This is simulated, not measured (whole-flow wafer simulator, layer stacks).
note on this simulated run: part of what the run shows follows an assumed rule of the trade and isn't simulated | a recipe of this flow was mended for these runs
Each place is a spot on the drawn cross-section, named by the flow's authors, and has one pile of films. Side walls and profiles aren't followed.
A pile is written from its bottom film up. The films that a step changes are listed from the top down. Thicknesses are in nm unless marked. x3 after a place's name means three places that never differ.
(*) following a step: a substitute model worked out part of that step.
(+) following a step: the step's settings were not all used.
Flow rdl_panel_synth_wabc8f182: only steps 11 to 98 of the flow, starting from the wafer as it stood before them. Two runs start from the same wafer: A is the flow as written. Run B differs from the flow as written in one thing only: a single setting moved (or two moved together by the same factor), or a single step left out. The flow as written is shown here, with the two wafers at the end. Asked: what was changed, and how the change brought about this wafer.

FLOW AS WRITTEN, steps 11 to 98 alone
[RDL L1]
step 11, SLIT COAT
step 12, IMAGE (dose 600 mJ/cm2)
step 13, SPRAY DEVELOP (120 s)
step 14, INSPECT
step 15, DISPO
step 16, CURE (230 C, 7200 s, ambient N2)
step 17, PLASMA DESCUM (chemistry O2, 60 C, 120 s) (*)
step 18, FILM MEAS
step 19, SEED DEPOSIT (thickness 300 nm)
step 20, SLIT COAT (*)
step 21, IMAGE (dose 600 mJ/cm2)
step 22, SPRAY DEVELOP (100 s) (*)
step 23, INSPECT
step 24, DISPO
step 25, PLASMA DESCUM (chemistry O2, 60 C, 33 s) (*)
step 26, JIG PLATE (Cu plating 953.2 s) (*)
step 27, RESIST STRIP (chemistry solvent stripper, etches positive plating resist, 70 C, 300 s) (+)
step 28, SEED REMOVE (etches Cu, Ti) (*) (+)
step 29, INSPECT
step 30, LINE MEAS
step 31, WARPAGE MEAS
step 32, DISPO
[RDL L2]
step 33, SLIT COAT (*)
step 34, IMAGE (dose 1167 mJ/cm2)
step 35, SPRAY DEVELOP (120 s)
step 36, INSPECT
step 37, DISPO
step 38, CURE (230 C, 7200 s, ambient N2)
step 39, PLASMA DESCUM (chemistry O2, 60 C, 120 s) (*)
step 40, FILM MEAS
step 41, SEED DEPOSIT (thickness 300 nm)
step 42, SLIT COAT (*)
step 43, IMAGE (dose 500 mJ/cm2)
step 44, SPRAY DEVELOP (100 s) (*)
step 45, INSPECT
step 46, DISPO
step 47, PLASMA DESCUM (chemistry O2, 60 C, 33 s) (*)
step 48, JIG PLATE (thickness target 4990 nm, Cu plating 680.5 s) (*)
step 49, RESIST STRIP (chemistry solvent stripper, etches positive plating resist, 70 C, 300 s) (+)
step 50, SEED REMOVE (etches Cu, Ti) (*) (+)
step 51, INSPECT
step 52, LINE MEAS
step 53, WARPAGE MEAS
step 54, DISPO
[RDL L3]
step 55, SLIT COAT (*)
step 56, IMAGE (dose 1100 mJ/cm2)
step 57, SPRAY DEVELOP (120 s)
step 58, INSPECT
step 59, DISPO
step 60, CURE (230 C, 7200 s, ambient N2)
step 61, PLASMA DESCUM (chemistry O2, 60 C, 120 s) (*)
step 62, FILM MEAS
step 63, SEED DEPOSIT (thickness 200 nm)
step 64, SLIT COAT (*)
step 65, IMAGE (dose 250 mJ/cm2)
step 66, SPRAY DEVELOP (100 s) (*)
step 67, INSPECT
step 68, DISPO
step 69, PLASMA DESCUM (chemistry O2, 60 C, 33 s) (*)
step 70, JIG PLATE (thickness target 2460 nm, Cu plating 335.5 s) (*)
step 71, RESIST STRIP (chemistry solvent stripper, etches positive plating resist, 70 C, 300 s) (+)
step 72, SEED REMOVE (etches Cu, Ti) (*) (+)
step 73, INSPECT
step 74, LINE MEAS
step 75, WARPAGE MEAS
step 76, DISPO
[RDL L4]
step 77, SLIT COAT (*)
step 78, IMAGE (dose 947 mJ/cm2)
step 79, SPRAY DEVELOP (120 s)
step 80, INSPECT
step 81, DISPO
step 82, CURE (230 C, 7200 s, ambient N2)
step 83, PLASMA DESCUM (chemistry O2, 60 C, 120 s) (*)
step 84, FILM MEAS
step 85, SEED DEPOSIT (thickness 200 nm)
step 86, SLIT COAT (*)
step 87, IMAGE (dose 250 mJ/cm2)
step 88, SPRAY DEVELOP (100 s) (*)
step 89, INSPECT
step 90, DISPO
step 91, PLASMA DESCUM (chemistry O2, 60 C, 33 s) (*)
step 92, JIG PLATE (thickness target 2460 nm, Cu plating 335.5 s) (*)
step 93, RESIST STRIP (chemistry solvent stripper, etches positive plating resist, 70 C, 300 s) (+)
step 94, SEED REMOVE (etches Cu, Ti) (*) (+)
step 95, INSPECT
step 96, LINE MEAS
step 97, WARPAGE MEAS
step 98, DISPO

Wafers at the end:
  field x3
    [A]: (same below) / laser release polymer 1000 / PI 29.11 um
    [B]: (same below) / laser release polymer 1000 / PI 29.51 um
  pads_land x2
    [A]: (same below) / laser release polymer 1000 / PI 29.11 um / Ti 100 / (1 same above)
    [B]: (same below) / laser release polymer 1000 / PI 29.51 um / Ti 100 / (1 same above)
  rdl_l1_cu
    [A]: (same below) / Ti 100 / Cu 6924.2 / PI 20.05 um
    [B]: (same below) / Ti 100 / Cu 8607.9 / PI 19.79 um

Cause: step 26, JIG PLATE: Cu plating 1182 s was run, while the flow as written has Cu plating 953.2 s.

How this came from the change, step by step:
  step 26, JIG PLATE (Cu plating 953.2 s) (*)
      rdl_l1_cu, rdl_l1_via, rdl_l1_rim, rdl_l2_land, rdl_l2_via: A +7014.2 Cu | B +8697.9 Cu
  step 33, SLIT COAT (*)
      rdl_l2_cu, rdl_l2_space: A +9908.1 PI | B +10.78 um PI
      field x3, rdl_l3_cu, rdl_l3_space and 9 more: A +8062.5 PI | B +8459.9 PI
      (and at 4 other places as well)
  step 42, SLIT COAT (*)
      rdl_l1_via: A +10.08 um ILINE-POS-THICK-GRADE-A (new film) | B +9855.8 ILINE-POS-THICK-GRADE-A (new film)
      rdl_l2_cu, rdl_l2_space: A +10.13 um ILINE-POS-THICK-GRADE-A (new film) | B +10.32 um ILINE-POS-THICK-GRADE-A (new film)
      (and at 3 other places as well)
  step 44, SPRAY DEVELOP (100 s) (*)
      rdl_l2_cu: A -10.13 um ILINE-POS-THICK-GRADE-A (all of it) | B -10.32 um ILINE-POS-THICK-GRADE-A (all of it)
      rdl_l2_land: A -7139.5 ILINE-POS-THICK-GRADE-A (all of it) | B -6922.9 ILINE-POS-THICK-GRADE-A (all of it)
      (and at 1 other place as well)
  step 49, RESIST STRIP (chemistry solvent stripper, etches positive plating resist, 70 C, 300 s) (+)
      rdl_l1_via: A -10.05 um ILINE-POS-THICK-GRADE-A (all of it) | B -9826.1 ILINE-POS-THICK-GRADE-A (all of it)
      rdl_l1_space: A -10.49 um ILINE-POS-THICK-GRADE-A (all of it) | B -10.7 um ILINE-POS-THICK-GRADE-A (all of it)
      (and at 1 other place as well)
  step 55, SLIT COAT (*)
      rdl_l1_space: A +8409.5 PI | B +8587.9 PI
      rdl_l1_via: A +8010.4 PI | B +7821.2 PI
      (and at 4 other places as well)
  step 64, SLIT COAT (*)
      rdl_l1_via: A +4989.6 ILINE-POS-THICK-GRADE-A (new film) | B +4873.4 ILINE-POS-THICK-GRADE-A (new film)
      rdl_l2_land: A +4157.2 ILINE-POS-THICK-GRADE-A (new film) | B +4063.3 ILINE-POS-THICK-GRADE-A (new film)
      (and at 1 other place as well)
  step 71, RESIST STRIP (chemistry solvent stripper, etches positive plating resist, 70 C, 300 s) (+)
      rdl_l1_via: A -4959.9 ILINE-POS-THICK-GRADE-A (all of it) | B -4843.7 ILINE-POS-THICK-GRADE-A (all of it)
      rdl_l2_land: A -4127.5 ILINE-POS-THICK-GRADE-A (all of it) | B -4033.6 ILINE-POS-THICK-GRADE-A (all of it)
      (and at 1 other place as well)
